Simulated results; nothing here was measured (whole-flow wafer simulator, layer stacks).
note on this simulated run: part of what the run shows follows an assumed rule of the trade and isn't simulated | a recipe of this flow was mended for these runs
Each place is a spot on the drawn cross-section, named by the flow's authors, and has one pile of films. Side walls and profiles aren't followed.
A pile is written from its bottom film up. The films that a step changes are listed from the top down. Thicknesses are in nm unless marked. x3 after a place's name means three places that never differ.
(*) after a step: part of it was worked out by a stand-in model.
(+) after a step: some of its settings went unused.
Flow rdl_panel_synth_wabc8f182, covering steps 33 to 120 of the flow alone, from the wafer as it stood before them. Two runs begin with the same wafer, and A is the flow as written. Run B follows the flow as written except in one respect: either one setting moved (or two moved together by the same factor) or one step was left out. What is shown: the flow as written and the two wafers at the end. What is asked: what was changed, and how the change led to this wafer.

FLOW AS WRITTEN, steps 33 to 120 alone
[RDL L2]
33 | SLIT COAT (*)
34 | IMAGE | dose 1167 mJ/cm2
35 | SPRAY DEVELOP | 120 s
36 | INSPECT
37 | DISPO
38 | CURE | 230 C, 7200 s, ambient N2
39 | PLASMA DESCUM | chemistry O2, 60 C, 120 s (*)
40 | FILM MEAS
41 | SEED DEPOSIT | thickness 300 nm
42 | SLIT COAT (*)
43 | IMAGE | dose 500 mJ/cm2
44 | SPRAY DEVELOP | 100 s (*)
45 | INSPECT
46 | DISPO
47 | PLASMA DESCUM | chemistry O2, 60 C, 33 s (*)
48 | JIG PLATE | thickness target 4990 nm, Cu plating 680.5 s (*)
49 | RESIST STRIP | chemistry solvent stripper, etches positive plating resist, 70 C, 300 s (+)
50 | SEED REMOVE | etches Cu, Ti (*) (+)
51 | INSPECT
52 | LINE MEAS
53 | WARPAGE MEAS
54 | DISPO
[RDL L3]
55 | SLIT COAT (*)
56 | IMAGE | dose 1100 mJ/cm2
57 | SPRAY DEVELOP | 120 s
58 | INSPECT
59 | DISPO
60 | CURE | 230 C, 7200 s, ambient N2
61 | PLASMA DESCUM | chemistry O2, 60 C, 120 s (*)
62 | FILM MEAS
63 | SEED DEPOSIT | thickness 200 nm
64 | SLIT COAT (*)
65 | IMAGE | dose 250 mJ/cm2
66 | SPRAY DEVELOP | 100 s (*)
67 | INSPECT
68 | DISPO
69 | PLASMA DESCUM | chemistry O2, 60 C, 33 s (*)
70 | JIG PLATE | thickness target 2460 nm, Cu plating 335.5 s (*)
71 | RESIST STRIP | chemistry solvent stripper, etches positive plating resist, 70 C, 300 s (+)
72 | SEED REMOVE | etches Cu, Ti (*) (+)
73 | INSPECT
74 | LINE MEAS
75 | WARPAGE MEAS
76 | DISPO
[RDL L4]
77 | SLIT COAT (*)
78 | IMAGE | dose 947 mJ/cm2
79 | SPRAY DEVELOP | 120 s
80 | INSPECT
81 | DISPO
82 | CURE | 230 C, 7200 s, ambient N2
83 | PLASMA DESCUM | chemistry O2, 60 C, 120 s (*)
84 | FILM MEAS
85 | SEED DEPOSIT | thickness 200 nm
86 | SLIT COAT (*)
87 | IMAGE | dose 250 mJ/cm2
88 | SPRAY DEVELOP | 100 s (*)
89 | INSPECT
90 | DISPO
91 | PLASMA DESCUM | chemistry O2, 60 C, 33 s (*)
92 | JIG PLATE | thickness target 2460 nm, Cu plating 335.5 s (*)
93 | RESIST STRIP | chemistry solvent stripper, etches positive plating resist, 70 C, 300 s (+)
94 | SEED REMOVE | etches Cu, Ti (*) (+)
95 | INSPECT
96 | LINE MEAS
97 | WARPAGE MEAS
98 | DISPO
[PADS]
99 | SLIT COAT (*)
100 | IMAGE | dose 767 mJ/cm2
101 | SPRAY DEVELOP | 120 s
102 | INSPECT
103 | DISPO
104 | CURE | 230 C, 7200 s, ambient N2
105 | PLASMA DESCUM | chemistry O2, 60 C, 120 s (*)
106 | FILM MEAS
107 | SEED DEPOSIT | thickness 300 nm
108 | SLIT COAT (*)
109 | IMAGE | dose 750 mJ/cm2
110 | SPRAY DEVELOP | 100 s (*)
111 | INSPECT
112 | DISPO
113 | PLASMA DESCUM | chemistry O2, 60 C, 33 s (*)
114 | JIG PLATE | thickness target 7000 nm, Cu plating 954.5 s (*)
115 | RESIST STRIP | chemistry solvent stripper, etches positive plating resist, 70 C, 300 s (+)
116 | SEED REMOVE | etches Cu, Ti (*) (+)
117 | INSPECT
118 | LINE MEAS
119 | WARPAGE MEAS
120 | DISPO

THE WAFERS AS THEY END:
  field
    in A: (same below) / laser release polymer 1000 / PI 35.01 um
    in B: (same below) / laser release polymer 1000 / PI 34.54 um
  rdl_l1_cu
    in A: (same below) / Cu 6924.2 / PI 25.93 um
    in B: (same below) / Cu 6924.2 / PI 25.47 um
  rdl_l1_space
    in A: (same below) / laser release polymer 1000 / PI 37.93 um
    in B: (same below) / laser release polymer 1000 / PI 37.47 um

Cause: step 48, JIG PLATE: Cu plating 476.3 s was run, though the flow has Cu plating 680.5 s.

The path from the change to this, step by step:
  48 | JIG PLATE | thickness target 4990 nm, Cu plating 680.5 s (*)
      rdl_l2_cu, rdl_l2_land, rdl_l2_via, rdl_l2_rim, rdl_l3_land, rdl_l3_via: A Cu gains 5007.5 | B Cu gains 3504.9
  55 | SLIT COAT (*)
      rdl_l2_space: A PI gains 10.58 um | B PI gains 9361.8
      rdl_l2_via: A PI gains 10.74 um (new film) | B PI gains 9934.6 (new film)
      (as well as at 18 more places)
  64 | SLIT COAT (*)
      rdl_l3_cu, rdl_l3_space: A ILINE-POS-THICK-GRADE-A gains 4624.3 (new film) | B ILINE-POS-THICK-GRADE-A gains 4520 (new film)
      rdl_l2_cu: A ILINE-POS-THICK-GRADE-A gains 5291.3 (new film) | B ILINE-POS-THICK-GRADE-A gains 5181.4 (new film)
      (as well as at 5 more places)
  66 | SPRAY DEVELOP | 100 s (*)
      rdl_l3_cu: A ILINE-POS-THICK-GRADE-A loses 4624.3 (all of it) | B ILINE-POS-THICK-GRADE-A loses 4520 (all of it)
      rdl_l3_land: A ILINE-POS-THICK-GRADE-A loses 2880.1 (all of it) | B ILINE-POS-THICK-GRADE-A loses 2977.1 (all of it)
  71 | RESIST STRIP | chemistry solvent stripper, etches positive plating resist, 70 C, 300 s (+)
      rdl_l2_cu: A ILINE-POS-THICK-GRADE-A loses 5261.6 (all of it) | B ILINE-POS-THICK-GRADE-A loses 5151.7 (all of it)
      rdl_l2_space: A ILINE-POS-THICK-GRADE-A loses 5594.9 (all of it) | B ILINE-POS-THICK-GRADE-A loses 5397.6 (all of it)
      (as well as at 4 more places)
  77 | SLIT COAT (*)
      rdl_l2_space: A PI gains 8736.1 | B PI gains 8538.7
      rdl_l1_rim: A PI gains 8189.4 | B PI gains 7947.4
      (as well as at 3 more places)
  86 | SLIT COAT (*)
      rdl_l2_via: A ILINE-POS-THICK-GRADE-A gains 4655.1 (new film) | B ILINE-POS-THICK-GRADE-A gains 4826.2 (new film)
  93 | RESIST STRIP | chemistry solvent stripper, etches positive plating resist, 70 C, 300 s (+)
      rdl_l2_via: A ILINE-POS-THICK-GRADE-A loses 4625.4 (all of it) | B ILINE-POS-THICK-GRADE-A loses 4796.5 (all of it)
  99 | SLIT COAT (*)
      rdl_l2_via: A PI gains 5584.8 | B PI gains 5741.2
  108 | SLIT COAT (*)
      rdl_l2_cu, rdl_l2_space: A ILINE-POS-THICK-GRADE-A gains 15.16 um (new film) | B ILINE-POS-THICK-GRADE-A gains 15.1 um (new film)
      rdl_l1_rim: A ILINE-POS-THICK-GRADE-A gains 14.98 um (new film) | B ILINE-POS-THICK-GRADE-A gains 14.97 um (new film)
      (as well as at 6 more places)
  115 | RESIST STRIP | chemistry solvent stripper, etches positive plating resist, 70 C, 300 s (+)
      rdl_l2_cu, rdl_l2_space: A ILINE-POS-THICK-GRADE-A loses 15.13 um (all of it) | B ILINE-POS-THICK-GRADE-A loses 15.07 um (all of it)
      rdl_l1_space: A ILINE-POS-THICK-GRADE-A loses 14.98 um (all of it) | B ILINE-POS-THICK-GRADE-A loses 14.99 um (all of it)
      (as well as at 7 more places)
